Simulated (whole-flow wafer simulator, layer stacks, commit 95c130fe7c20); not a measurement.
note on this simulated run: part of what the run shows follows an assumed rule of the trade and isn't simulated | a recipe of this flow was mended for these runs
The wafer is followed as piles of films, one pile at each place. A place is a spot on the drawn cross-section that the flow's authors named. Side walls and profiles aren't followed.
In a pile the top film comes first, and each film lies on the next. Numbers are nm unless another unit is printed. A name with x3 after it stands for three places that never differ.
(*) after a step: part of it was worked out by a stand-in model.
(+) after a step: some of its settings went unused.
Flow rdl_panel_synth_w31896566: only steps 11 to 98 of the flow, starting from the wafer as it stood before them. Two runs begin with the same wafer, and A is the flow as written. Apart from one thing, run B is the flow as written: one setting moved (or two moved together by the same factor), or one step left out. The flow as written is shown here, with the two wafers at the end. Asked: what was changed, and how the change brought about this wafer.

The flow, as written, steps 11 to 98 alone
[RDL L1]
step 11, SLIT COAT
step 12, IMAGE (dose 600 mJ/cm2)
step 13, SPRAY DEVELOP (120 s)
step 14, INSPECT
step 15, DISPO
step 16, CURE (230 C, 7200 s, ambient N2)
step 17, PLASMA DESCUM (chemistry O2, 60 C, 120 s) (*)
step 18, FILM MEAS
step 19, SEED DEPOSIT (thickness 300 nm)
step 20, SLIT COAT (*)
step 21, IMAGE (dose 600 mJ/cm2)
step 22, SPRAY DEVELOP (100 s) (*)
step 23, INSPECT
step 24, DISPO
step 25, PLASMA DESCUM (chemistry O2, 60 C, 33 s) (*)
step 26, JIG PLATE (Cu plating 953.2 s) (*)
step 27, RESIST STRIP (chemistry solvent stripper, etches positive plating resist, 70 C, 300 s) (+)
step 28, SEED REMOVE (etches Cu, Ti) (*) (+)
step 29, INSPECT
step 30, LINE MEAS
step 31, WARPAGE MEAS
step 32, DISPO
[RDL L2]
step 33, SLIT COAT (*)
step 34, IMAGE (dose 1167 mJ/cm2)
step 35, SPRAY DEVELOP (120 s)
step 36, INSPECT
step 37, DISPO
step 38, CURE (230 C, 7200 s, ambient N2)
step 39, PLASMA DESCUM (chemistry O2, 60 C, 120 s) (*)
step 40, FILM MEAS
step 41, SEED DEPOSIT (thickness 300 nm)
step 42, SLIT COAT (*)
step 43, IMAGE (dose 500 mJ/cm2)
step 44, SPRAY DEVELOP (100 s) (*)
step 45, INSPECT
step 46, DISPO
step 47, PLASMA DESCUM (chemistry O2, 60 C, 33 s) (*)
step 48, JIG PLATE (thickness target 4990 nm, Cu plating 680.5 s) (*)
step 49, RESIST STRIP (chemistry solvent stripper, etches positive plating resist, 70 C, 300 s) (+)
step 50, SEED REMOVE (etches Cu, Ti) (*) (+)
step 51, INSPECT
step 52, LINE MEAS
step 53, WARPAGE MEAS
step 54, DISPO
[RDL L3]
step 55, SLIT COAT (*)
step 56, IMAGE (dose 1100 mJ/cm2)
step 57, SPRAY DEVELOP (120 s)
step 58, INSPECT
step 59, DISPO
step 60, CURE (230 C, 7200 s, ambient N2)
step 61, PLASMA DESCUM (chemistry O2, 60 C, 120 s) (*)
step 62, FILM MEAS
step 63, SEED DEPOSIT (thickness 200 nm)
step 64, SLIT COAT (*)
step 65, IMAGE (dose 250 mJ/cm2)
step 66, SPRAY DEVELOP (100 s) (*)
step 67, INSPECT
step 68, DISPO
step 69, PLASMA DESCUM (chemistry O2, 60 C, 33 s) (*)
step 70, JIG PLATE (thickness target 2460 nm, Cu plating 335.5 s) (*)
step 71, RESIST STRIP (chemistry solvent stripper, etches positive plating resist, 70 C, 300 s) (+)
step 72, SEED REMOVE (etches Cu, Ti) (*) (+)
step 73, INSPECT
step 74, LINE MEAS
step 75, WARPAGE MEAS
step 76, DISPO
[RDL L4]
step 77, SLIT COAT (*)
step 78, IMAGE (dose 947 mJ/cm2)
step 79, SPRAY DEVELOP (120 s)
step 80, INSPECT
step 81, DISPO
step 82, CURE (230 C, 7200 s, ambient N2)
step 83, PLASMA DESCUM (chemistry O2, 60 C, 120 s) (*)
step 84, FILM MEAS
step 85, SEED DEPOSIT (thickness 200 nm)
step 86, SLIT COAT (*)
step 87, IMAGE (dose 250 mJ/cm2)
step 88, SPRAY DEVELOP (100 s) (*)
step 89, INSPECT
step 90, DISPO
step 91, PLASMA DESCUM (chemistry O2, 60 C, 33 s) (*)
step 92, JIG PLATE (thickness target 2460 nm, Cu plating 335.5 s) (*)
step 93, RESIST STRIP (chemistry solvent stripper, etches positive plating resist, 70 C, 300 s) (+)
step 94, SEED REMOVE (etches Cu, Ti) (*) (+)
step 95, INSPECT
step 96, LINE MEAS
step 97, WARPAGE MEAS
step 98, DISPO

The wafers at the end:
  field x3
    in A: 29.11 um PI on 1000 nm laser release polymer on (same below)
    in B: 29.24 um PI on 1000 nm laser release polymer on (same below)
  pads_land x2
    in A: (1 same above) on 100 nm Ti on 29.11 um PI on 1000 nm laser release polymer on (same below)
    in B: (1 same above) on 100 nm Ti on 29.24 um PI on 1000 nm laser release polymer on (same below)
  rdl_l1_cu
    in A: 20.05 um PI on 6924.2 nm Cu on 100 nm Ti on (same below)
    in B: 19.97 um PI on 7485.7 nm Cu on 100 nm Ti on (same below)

Cause: step 26, JIG PLATE: Cu plating 1030 s was run, while the flow as written has Cu plating 953.2 s.

How this came from the change, step by step:
  step 26, JIG PLATE (Cu plating 953.2 s) (*)
      rdl_l1_cu, rdl_l1_via, rdl_l1_rim, rdl_l2_land, rdl_l2_via: A +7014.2 Cu | B +7575.7 Cu
  step 33, SLIT COAT (*)
      rdl_l2_cu, rdl_l2_space: A +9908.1 PI | B +10.2 um PI
      rdl_l1_cu: A +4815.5 PI (new film) | B +4718.9 PI (new film)
      (and at 1 other place as well)
  step 42, SLIT COAT (*)
      rdl_l2_cu, rdl_l2_space: A +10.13 um ILINE-POS-THICK-GRADE-A (new film) | B +10.19 um ILINE-POS-THICK-GRADE-A (new film)
      rdl_l1_space: A +10.52 um ILINE-POS-THICK-GRADE-A (new film) | B +10.59 um ILINE-POS-THICK-GRADE-A (new film)
      (and at 2 other places as well)
  step 44, SPRAY DEVELOP (100 s) (*)
      rdl_l2_cu: A -10.13 um ILINE-POS-THICK-GRADE-A (all of it) | B -10.19 um ILINE-POS-THICK-GRADE-A (all of it)
      rdl_l2_via: A -12.5 um ILINE-POS-THICK-GRADE-A (all of it) | B -12.41 um ILINE-POS-THICK-GRADE-A (all of it)
  step 49, RESIST STRIP (chemistry solvent stripper, etches positive plating resist, 70 C, 300 s) (+)
      rdl_l1_via: A -10.05 um ILINE-POS-THICK-GRADE-A (all of it) | B -9973.9 ILINE-POS-THICK-GRADE-A (all of it)
      rdl_l1_space: A -10.49 um ILINE-POS-THICK-GRADE-A (all of it) | B -10.56 um ILINE-POS-THICK-GRADE-A (all of it)
      (and at 1 other place as well)
  step 55, SLIT COAT (*)
      rdl_l2_space: A +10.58 um PI | B +10.64 um PI
      rdl_l2_via: A +10.74 um PI (new film) | B +10.66 um PI (new film)
